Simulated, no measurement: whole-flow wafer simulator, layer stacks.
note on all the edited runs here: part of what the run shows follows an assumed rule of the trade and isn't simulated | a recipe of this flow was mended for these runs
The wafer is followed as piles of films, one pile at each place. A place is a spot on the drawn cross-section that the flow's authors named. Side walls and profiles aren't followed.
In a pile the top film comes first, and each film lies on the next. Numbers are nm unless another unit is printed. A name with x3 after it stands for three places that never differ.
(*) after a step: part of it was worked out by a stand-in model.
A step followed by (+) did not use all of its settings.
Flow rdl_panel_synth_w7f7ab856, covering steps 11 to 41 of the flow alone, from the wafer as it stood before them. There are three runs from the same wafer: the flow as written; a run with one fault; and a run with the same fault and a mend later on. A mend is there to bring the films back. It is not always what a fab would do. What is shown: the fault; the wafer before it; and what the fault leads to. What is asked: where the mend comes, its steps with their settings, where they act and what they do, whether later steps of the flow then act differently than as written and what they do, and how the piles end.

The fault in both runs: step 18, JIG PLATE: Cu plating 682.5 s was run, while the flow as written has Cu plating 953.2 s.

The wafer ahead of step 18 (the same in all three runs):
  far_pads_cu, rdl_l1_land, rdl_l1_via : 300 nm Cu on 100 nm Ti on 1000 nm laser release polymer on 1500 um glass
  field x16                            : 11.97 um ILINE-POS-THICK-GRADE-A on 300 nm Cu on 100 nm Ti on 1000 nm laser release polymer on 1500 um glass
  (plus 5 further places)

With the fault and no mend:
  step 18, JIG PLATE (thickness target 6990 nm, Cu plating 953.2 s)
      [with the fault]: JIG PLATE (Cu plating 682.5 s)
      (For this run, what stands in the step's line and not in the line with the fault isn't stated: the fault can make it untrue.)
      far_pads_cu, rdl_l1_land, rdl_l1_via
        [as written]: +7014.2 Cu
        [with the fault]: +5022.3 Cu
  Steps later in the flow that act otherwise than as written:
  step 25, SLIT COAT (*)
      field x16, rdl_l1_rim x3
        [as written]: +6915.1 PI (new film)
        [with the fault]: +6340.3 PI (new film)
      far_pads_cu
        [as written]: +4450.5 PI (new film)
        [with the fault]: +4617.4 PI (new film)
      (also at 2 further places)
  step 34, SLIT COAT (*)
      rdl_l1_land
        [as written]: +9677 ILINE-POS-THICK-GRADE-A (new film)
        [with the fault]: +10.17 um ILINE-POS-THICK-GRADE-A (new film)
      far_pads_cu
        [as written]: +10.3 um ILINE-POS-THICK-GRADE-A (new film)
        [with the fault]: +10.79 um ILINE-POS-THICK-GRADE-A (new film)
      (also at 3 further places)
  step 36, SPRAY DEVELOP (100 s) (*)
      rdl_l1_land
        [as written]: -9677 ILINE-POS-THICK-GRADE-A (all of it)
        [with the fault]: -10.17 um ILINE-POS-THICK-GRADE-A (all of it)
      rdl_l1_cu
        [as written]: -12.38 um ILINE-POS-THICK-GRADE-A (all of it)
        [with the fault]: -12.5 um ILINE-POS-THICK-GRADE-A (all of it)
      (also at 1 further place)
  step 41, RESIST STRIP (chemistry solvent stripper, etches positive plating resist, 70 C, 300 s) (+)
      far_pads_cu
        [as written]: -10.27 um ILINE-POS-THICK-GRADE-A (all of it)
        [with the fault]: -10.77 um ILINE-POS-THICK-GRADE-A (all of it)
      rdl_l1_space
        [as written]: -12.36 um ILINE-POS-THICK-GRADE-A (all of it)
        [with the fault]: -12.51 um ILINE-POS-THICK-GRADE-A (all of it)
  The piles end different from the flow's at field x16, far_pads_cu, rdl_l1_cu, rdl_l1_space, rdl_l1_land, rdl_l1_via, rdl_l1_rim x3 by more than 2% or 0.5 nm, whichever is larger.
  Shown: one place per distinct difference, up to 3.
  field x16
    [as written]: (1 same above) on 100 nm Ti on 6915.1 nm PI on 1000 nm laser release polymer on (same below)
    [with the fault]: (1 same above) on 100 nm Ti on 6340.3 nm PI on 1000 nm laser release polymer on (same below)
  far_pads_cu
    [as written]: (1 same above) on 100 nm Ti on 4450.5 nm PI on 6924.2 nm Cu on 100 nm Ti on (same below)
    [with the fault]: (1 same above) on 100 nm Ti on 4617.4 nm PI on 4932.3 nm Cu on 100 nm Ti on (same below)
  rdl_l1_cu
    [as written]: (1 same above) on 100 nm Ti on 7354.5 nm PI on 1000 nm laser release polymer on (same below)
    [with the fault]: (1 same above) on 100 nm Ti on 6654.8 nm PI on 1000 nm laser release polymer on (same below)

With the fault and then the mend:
  The mend stands after step 18.
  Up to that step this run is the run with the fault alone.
  step 18a, JIG PLATE (Cu plating 270.7 s) (the flow's step 18 again, with other settings)
      far_pads_cu, rdl_l1_land, rdl_l1_via
        +1992 Cu
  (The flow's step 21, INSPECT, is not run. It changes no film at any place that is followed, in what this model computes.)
  Later steps of the flow that are run all act as written at every place that is followed.
  The piles end the same as the flow's at every place that both follow.
